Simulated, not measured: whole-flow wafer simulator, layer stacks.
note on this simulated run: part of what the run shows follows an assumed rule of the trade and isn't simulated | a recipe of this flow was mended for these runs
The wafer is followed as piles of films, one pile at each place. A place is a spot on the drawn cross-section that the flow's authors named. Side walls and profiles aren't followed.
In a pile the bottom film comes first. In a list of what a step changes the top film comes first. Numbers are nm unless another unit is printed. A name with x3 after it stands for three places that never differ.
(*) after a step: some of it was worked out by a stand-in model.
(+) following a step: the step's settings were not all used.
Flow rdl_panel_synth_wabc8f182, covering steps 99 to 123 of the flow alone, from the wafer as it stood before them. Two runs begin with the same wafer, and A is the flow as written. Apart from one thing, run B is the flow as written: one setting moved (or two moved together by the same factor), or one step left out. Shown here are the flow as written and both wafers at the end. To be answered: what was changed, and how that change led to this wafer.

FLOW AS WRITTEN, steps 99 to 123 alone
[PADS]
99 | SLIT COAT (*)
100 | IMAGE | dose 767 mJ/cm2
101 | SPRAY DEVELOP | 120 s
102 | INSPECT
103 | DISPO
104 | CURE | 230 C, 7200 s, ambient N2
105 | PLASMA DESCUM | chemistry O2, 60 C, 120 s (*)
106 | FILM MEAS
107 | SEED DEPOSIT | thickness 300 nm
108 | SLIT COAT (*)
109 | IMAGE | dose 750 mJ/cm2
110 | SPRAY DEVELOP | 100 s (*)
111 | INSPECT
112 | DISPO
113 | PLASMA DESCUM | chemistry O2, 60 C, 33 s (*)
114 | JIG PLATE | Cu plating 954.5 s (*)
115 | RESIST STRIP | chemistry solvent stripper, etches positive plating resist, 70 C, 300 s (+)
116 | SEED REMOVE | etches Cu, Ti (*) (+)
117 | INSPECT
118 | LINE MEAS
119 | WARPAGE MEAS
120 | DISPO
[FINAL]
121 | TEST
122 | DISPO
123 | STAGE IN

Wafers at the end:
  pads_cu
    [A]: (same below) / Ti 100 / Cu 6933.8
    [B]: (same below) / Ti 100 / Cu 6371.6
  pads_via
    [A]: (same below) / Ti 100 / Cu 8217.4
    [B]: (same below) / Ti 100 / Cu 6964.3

What caused this: step 114, JIG PLATE: Cu plating 878.1 s was run, whereas the flow has Cu plating 954.5 s.

Step by step, how the change led to this:
  114 | JIG PLATE | Cu plating 954.5 s (*)
      pads_cu, pads_land: A Cu gains 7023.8 | B Cu gains 6461.6
      pads_via: A Cu gains 8307.4 | B Cu gains 7054.3
